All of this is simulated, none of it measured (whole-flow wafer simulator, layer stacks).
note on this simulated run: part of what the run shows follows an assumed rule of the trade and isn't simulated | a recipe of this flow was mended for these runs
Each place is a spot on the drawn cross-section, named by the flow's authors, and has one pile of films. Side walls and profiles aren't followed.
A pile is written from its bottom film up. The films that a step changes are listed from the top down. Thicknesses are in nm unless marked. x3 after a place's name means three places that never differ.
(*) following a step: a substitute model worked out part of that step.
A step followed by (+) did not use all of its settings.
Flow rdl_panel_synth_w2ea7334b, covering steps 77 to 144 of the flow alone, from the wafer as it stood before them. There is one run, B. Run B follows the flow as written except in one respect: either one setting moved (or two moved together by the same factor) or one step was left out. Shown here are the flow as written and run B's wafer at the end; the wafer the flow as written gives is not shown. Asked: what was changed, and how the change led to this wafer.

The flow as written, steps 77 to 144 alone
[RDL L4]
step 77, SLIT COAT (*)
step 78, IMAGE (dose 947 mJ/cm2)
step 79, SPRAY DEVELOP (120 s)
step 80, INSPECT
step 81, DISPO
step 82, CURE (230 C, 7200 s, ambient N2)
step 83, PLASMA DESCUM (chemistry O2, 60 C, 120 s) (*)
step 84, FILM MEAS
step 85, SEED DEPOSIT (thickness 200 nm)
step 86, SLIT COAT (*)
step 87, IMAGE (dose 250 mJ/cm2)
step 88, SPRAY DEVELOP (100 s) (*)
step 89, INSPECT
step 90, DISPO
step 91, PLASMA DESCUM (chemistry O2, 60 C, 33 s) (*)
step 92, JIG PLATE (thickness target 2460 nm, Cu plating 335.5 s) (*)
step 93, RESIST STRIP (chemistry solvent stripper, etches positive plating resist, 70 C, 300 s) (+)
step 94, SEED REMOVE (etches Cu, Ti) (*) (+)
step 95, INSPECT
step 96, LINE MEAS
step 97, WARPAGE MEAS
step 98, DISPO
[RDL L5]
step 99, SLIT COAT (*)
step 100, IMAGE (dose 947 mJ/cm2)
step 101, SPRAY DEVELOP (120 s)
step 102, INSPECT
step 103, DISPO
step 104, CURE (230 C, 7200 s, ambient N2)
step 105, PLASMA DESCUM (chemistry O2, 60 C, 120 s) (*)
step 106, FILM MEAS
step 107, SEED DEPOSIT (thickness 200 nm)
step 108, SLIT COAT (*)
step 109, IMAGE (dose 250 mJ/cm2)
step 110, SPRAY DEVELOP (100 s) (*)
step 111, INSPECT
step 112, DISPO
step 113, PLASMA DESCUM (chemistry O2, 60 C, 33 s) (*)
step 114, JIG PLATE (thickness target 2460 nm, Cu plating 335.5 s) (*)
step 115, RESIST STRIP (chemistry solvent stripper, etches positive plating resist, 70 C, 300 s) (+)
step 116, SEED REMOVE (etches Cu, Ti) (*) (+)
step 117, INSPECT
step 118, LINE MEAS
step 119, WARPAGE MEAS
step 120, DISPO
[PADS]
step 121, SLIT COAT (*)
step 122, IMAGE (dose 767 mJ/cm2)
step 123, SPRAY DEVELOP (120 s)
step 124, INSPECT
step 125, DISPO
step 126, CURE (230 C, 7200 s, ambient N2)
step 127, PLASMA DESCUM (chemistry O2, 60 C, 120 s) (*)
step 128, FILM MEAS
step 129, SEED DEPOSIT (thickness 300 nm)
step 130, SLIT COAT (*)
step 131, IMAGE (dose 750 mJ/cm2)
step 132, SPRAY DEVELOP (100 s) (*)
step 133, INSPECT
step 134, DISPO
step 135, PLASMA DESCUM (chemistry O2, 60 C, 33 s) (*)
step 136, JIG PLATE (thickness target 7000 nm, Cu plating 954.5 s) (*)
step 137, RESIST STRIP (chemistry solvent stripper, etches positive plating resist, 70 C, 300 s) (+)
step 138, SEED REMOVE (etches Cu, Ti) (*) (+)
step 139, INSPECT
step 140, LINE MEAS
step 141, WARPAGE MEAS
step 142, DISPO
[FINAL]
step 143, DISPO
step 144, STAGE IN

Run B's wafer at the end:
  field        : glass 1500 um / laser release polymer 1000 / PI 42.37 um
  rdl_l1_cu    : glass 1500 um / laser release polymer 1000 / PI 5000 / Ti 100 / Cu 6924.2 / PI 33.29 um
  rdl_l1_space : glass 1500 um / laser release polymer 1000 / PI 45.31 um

What caused this: step 92, JIG PLATE: Cu plating 184.5 s was run, whereas the flow has Cu plating 335.5 s.

The path from the change to this, step by step:
  step 92, JIG PLATE (thickness target 2460 nm, Cu plating 335.5 s) (*)
      rdl_l4_cu, rdl_l4_land, rdl_l4_via, rdl_l5_land, rdl_l5_via: +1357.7 Cu (it would be, as written: +2468.8 Cu)
  step 99, SLIT COAT (*)
      field, pads_cu, pads_space, pads_land, pads_via: +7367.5 PI (it would be, as written: +8112.6 PI)
      rdl_l1_cu: +7346.9 PI (it would be, as written: +8091.4 PI)
      (and at 17 other places as well)
  step 108, SLIT COAT (*)
      rdl_l4_cu: +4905 ILINE-POS-THICK-GRADE-A (new film) (it would be, as written: +5106.3 ILINE-POS-THICK-GRADE-A (new film))
      rdl_l4_land: +5155.4 ILINE-POS-THICK-GRADE-A (new film) (it would be, as written: +4913.1 ILINE-POS-THICK-GRADE-A (new film))
      (and at 2 other places as well)
  step 110, SPRAY DEVELOP (100 s) (*)
      rdl_l5_land: -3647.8 ILINE-POS-THICK-GRADE-A (all of it) (it would be, as written: -3532.2 ILINE-POS-THICK-GRADE-A (all of it))
  step 115, RESIST STRIP (chemistry solvent stripper, etches positive plating resist, 70 C, 300 s) (+)
      rdl_l4_cu: -4875.3 ILINE-POS-THICK-GRADE-A (all of it) (it would be, as written: -5076.6 ILINE-POS-THICK-GRADE-A (all of it))
      rdl_l4_land: -5125.7 ILINE-POS-THICK-GRADE-A (all of it) (it would be, as written: -4883.4 ILINE-POS-THICK-GRADE-A (all of it))
      (and at 1 other place as well)
  step 121, SLIT COAT (*)
      rdl_l4_cu: +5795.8 PI (it would be, as written: +5997.6 PI)
      rdl_l4_land: +6042.3 PI (it would be, as written: +5810.3 PI)
      (and at 2 other places as well)
  step 130, SLIT COAT (*)
      rdl_l2_cu, rdl_l2_space: +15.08 um ILINE-POS-THICK-GRADE-A (new film) (it would be, as written: +15.07 um ILINE-POS-THICK-GRADE-A (new film))
      rdl_l2_land: +14.92 um ILINE-POS-THICK-GRADE-A (new film) (it would be, as written: +14.93 um ILINE-POS-THICK-GRADE-A (new film))
      (and at 10 other places as well)
  step 137, RESIST STRIP (chemistry solvent stripper, etches positive plating resist, 70 C, 300 s) (+)
      rdl_l2_land: -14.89 um ILINE-POS-THICK-GRADE-A (all of it) (it would be, as written: -14.9 um ILINE-POS-THICK-GRADE-A (all of it))
      rdl_l2_via: -14.85 um ILINE-POS-THICK-GRADE-A (all of it) (it would be, as written: -14.86 um ILINE-POS-THICK-GRADE-A (all of it))
      (and at 9 other places as well)
